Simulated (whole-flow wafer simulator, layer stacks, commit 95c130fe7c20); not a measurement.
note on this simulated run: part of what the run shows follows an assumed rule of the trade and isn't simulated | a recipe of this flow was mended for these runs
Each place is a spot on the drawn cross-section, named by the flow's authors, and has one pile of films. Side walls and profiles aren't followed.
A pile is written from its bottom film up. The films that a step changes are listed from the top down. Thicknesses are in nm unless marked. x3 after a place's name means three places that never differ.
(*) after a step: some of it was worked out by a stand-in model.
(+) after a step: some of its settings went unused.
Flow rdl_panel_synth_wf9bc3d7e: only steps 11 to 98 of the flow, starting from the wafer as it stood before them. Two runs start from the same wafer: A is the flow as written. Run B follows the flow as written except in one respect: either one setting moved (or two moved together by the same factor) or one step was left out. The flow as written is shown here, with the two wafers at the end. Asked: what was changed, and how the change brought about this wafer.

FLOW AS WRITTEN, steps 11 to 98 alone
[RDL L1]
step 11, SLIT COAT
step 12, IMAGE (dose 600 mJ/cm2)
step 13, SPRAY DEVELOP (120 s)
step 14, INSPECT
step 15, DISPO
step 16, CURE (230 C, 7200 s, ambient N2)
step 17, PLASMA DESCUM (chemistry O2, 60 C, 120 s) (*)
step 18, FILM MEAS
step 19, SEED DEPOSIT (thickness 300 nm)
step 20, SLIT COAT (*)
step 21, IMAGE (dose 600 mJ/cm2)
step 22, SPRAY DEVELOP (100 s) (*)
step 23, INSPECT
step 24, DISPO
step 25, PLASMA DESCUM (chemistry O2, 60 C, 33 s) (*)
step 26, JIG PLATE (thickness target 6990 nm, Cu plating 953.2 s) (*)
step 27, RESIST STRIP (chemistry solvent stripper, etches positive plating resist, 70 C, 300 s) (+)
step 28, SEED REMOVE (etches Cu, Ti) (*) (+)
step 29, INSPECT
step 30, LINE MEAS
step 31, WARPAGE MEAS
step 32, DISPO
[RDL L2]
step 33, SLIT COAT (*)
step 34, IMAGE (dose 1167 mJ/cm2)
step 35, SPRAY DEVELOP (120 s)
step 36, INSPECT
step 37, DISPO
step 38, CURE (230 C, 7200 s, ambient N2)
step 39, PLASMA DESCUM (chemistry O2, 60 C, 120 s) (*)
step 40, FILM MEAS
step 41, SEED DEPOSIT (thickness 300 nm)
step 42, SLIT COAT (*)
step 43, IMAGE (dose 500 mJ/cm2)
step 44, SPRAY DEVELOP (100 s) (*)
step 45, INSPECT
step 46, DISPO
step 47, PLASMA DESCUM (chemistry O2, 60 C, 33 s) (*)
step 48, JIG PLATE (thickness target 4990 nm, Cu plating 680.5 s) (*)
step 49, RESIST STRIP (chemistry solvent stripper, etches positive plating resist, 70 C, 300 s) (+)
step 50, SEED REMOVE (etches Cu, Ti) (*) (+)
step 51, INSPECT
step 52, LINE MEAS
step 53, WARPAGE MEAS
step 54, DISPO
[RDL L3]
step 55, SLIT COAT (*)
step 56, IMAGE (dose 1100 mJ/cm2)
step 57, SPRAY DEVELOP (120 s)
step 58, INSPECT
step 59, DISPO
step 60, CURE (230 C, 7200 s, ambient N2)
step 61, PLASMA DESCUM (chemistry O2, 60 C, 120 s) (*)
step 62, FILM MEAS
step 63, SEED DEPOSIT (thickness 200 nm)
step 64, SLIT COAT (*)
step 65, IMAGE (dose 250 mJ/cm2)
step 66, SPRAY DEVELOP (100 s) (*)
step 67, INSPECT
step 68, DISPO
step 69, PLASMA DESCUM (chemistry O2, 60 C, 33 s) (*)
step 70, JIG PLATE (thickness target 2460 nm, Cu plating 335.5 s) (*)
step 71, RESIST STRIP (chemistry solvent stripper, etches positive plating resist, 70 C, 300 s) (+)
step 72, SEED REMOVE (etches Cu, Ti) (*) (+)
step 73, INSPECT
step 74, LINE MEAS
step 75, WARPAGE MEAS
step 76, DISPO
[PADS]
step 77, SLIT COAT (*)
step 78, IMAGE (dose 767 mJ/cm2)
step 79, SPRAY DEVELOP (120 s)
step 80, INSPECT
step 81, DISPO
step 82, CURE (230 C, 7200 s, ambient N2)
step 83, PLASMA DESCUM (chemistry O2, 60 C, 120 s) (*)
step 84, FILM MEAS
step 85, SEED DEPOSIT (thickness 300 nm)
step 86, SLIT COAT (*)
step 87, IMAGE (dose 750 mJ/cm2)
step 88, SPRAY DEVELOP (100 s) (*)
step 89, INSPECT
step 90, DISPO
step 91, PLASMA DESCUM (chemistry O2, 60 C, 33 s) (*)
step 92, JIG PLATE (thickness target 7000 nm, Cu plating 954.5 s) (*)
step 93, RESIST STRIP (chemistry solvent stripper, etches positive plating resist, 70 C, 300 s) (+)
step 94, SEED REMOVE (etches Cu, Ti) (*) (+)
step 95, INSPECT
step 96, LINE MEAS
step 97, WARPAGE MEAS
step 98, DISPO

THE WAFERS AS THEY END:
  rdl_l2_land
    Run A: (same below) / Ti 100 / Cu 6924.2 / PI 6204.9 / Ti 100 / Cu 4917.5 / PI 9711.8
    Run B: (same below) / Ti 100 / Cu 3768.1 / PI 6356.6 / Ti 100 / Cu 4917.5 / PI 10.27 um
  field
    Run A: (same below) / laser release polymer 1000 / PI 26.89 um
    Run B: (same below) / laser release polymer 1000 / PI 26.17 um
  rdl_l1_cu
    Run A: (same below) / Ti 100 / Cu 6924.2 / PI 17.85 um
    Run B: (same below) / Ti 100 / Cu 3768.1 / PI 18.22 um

Cause: step 26, JIG PLATE: Cu plating 524.3 s was run, while the flow as written has Cu plating 953.2 s.

Step by step, how the change led to this:
  step 26, JIG PLATE (thickness target 6990 nm, Cu plating 953.2 s) (*)
      rdl_l1_cu, rdl_l1_via, rdl_l1_rim, rdl_l2_land, rdl_l2_via: A +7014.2 Cu | B +3858.1 Cu
  step 33, SLIT COAT (*)
      rdl_l1_space: A +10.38 um PI | B +8263.5 PI
      field, rdl_l3_cu, rdl_l3_space and 7 more: A +8062.5 PI | B +7342.1 PI
      (and at 6 other places as well)
  step 42, SLIT COAT (*)
      rdl_l2_cu, rdl_l2_space: A +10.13 um ILINE-POS-THICK-GRADE-A (new film) | B +9736.8 ILINE-POS-THICK-GRADE-A (new film)
      rdl_l1_space: A +10.52 um ILINE-POS-THICK-GRADE-A (new film) | B +10.08 um ILINE-POS-THICK-GRADE-A (new film)
      (and at 4 other places as well)
  step 44, SPRAY DEVELOP (100 s) (*)
      rdl_l2_cu: A -10.13 um ILINE-POS-THICK-GRADE-A (all of it) | B -9736.8 ILINE-POS-THICK-GRADE-A (all of it)
      rdl_l2_land: A -7139.5 ILINE-POS-THICK-GRADE-A (all of it) | B -7584.2 ILINE-POS-THICK-GRADE-A (all of it)
      (and at 1 other place as well)
  step 49, RESIST STRIP (chemistry solvent stripper, etches positive plating resist, 70 C, 300 s) (+)
      rdl_l2_space: A -10.1 um ILINE-POS-THICK-GRADE-A (all of it) | B -9707.1 ILINE-POS-THICK-GRADE-A (all of it)
      rdl_l1_space: A -10.49 um ILINE-POS-THICK-GRADE-A (all of it) | B -10.05 um ILINE-POS-THICK-GRADE-A (all of it)
      (and at 2 other places as well)
  step 55, SLIT COAT (*)
      rdl_l1_space: A +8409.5 PI | B +8020.8 PI
      rdl_l1_via: A +8010.4 PI | B +8361 PI
      (and at 5 other places as well)
  step 64, SLIT COAT (*)
      rdl_l1_space: A +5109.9 ILINE-POS-THICK-GRADE-A (new film) | B +4922 ILINE-POS-THICK-GRADE-A (new film)
      rdl_l1_via: A +4989.6 ILINE-POS-THICK-GRADE-A (new film) | B +5179.9 ILINE-POS-THICK-GRADE-A (new film)
      (and at 4 other places as well)
  step 71, RESIST STRIP (chemistry solvent stripper, etches positive plating resist, 70 C, 300 s) (+)
      rdl_l1_space: A -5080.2 ILINE-POS-THICK-GRADE-A (all of it) | B -4892.3 ILINE-POS-THICK-GRADE-A (all of it)
      rdl_l1_via: A -4959.9 ILINE-POS-THICK-GRADE-A (all of it) | B -5150.2 ILINE-POS-THICK-GRADE-A (all of it)
      (and at 4 other places as well)
  step 77, SLIT COAT (*)
      rdl_l1_space: A +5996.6 PI | B +5830 PI
      rdl_l1_via: A +5886.6 PI | B +6052.5 PI
      (and at 3 other places as well)
  step 86, SLIT COAT (*)
      rdl_l1_cu: A +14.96 um ILINE-POS-THICK-GRADE-A (new film) | B +14.92 um ILINE-POS-THICK-GRADE-A (new film)
      rdl_l1_space: A +15.05 um ILINE-POS-THICK-GRADE-A (new film) | B +14.92 um ILINE-POS-THICK-GRADE-A (new film)
      (and at 6 other places as well)
  step 93, RESIST STRIP (chemistry solvent stripper, etches positive plating resist, 70 C, 300 s) (+)
      rdl_l1_cu: A -14.93 um ILINE-POS-THICK-GRADE-A (all of it) | B -14.89 um ILINE-POS-THICK-GRADE-A (all of it)
      rdl_l1_space: A -15.02 um ILINE-POS-THICK-GRADE-A (all of it) | B -14.89 um ILINE-POS-THICK-GRADE-A (all of it)
      (and at 6 other places as well)
